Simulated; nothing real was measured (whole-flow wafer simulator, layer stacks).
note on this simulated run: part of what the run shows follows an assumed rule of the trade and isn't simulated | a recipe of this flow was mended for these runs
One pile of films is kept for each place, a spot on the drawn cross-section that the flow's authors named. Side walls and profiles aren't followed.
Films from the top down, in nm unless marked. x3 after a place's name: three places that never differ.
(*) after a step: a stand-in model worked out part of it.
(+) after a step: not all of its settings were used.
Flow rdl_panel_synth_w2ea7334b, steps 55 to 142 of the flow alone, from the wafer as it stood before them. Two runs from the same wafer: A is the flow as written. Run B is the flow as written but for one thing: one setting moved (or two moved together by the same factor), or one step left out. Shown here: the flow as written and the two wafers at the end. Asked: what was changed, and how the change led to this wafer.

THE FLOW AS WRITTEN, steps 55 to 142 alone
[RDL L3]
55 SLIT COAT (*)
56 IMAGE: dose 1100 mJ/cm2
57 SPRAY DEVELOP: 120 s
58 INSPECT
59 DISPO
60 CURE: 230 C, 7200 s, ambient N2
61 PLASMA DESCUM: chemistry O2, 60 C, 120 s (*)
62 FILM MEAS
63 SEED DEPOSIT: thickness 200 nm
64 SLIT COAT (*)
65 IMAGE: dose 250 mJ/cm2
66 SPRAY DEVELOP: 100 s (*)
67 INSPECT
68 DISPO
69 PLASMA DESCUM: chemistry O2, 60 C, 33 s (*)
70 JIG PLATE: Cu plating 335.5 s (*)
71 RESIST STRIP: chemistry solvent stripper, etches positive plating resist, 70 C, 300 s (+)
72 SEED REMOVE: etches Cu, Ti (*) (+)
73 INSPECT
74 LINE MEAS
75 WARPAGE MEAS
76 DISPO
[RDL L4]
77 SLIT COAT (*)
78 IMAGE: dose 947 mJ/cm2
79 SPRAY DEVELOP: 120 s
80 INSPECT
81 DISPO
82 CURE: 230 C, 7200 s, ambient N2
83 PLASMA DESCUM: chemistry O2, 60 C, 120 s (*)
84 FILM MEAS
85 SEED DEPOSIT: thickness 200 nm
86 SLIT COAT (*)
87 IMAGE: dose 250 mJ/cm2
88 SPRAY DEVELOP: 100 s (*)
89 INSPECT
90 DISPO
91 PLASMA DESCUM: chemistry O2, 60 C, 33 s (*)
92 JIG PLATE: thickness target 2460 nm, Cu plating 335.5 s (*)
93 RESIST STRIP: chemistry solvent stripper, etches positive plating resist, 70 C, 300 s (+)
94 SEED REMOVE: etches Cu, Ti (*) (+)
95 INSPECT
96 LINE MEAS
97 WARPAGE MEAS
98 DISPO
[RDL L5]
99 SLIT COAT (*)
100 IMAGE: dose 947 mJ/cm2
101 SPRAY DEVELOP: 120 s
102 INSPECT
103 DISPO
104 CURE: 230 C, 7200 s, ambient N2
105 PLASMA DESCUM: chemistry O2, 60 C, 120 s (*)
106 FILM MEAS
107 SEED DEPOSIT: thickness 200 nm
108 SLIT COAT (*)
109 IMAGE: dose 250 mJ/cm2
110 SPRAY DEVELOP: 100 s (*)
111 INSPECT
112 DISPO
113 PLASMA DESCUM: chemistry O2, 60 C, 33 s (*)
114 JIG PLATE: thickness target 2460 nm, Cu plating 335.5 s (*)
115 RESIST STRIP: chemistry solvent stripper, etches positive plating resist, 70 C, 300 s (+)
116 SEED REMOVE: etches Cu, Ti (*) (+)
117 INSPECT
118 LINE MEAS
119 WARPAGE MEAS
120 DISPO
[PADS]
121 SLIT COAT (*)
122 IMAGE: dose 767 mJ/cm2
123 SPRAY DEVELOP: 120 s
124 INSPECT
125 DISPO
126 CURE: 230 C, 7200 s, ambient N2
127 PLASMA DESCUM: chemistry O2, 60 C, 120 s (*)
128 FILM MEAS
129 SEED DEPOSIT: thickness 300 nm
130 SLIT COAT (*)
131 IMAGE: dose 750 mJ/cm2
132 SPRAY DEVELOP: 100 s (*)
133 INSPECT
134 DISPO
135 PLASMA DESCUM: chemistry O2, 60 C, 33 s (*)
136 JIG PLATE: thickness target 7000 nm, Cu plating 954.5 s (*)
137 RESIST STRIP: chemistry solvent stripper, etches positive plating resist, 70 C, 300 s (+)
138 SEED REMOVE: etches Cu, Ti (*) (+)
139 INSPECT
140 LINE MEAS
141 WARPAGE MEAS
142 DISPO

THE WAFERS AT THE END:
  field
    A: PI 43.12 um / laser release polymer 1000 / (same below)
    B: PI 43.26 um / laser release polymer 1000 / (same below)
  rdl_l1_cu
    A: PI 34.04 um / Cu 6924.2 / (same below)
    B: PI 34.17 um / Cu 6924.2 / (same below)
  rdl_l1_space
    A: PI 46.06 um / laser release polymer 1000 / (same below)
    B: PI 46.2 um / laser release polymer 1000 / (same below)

The cause: step 70, JIG PLATE: Cu plating 362.3 s was run, where the flow has Cu plating 335.5 s.

How the change led to this, step by step:
  70 JIG PLATE: Cu plating 335.5 s (*)
      rdl_l3_cu, rdl_l3_land, rdl_l3_via, rdl_l4_land, rdl_l4_via: A Cu +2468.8 | B Cu +2666
  77 SLIT COAT (*)
      rdl_l3_space: A PI +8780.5 | B PI +8973.8
      rdl_l2_rim: A PI +8037.4 | B PI +8264.1
      (and at 1 more place)
  99 SLIT COAT (*)
      rdl_l4_via: A PI +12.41 um (new film) | B PI +12.38 um (new film)
  130 SLIT COAT (*)
      rdl_l3_cu: A ILINE-POS-THICK-GRADE-A +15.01 um (new film) | B ILINE-POS-THICK-GRADE-A +15.02 um (new film)
      rdl_l3_land: A ILINE-POS-THICK-GRADE-A +14.95 um (new film) | B ILINE-POS-THICK-GRADE-A +14.94 um (new film)
      (and at 1 more place)
  137 RESIST STRIP: chemistry solvent stripper, etches positive plating resist, 70 C, 300 s (+)
      rdl_l2_cu, rdl_l2_space: A ILINE-POS-THICK-GRADE-A -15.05 um (all of it) | B ILINE-POS-THICK-GRADE-A -15.04 um (all of it)
      rdl_l3_cu: A ILINE-POS-THICK-GRADE-A -14.98 um (all of it) | B ILINE-POS-THICK-GRADE-A -14.99 um (all of it)
      (and at 2 more places)
